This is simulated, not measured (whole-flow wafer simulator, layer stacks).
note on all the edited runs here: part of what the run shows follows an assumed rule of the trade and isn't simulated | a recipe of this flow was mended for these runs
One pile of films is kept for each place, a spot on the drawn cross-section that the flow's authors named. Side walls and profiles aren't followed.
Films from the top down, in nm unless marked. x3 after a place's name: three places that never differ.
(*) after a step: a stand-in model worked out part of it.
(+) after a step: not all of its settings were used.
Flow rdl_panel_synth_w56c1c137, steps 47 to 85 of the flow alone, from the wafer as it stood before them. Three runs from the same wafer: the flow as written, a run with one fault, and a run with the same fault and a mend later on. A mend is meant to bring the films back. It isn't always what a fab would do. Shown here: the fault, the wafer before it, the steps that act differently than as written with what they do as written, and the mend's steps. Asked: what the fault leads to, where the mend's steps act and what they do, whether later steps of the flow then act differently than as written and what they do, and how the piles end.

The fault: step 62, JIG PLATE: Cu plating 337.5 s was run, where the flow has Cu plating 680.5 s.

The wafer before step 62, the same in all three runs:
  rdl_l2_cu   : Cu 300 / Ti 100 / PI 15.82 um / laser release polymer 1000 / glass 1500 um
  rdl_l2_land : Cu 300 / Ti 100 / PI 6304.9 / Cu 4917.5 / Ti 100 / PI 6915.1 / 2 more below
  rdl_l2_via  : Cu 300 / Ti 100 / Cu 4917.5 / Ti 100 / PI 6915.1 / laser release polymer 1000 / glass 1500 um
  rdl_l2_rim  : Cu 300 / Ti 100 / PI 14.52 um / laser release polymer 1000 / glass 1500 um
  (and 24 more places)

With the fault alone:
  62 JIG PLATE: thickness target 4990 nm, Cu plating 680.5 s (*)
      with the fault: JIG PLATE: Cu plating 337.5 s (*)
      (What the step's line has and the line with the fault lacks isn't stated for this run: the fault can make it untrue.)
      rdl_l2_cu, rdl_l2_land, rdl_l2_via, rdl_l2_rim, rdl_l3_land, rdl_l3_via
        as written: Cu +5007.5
        with the fault: Cu +2483.5
  Later steps of the flow that act differently than as written:
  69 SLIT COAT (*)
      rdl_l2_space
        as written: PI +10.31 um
        with the fault: PI +8323.4
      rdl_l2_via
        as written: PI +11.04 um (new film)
        with the fault: PI +9770.6 (new film)
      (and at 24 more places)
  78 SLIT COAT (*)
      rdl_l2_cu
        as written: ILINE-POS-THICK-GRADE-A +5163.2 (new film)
        with the fault: ILINE-POS-THICK-GRADE-A +5002.1 (new film)
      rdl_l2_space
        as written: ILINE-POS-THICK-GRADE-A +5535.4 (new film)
        with the fault: ILINE-POS-THICK-GRADE-A +5191.1 (new film)
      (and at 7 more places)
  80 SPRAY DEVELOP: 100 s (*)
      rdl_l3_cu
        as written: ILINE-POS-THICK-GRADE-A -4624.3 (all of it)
        with the fault: ILINE-POS-THICK-GRADE-A -4436.1 (all of it)
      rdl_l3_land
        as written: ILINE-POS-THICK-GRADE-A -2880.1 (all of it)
        with the fault: ILINE-POS-THICK-GRADE-A -3054.9 (all of it)
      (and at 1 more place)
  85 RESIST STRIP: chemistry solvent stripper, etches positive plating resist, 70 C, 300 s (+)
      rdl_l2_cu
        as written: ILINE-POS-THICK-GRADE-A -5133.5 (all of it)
        with the fault: ILINE-POS-THICK-GRADE-A -4972.4 (all of it)
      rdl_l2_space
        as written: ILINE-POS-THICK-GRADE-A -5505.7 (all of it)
        with the fault: ILINE-POS-THICK-GRADE-A -5161.4 (all of it)
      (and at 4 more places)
  At the end the piles differ from the flow's by more than 2% or 0.5 nm, whichever is larger, at field x11, far_pads_cu, rdl_l1_cu and 15 more.
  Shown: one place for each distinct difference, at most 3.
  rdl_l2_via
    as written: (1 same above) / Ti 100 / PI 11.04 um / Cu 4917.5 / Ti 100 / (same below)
    with the fault: (1 same above) / Ti 100 / PI 9770.6 / Cu 2393.5 / Ti 100 / (same below)
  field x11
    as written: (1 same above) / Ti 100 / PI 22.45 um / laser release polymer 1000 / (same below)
    with the fault: (1 same above) / Ti 100 / PI 21.69 um / laser release polymer 1000 / (same below)
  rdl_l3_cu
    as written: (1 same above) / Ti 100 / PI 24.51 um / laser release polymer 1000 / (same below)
    with the fault: (1 same above) / Ti 100 / PI 22.66 um / laser release polymer 1000 / (same below)

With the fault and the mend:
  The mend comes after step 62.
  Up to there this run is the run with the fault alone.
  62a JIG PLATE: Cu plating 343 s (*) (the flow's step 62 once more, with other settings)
      rdl_l2_cu, rdl_l2_land, rdl_l2_via, rdl_l2_rim, rdl_l3_land, rdl_l3_via
        Cu +2524
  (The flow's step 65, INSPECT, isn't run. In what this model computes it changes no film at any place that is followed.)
  No later step of the flow acts differently than as written at any place that is followed.
  At the end the piles are the same as the flow's at every place that both follow.
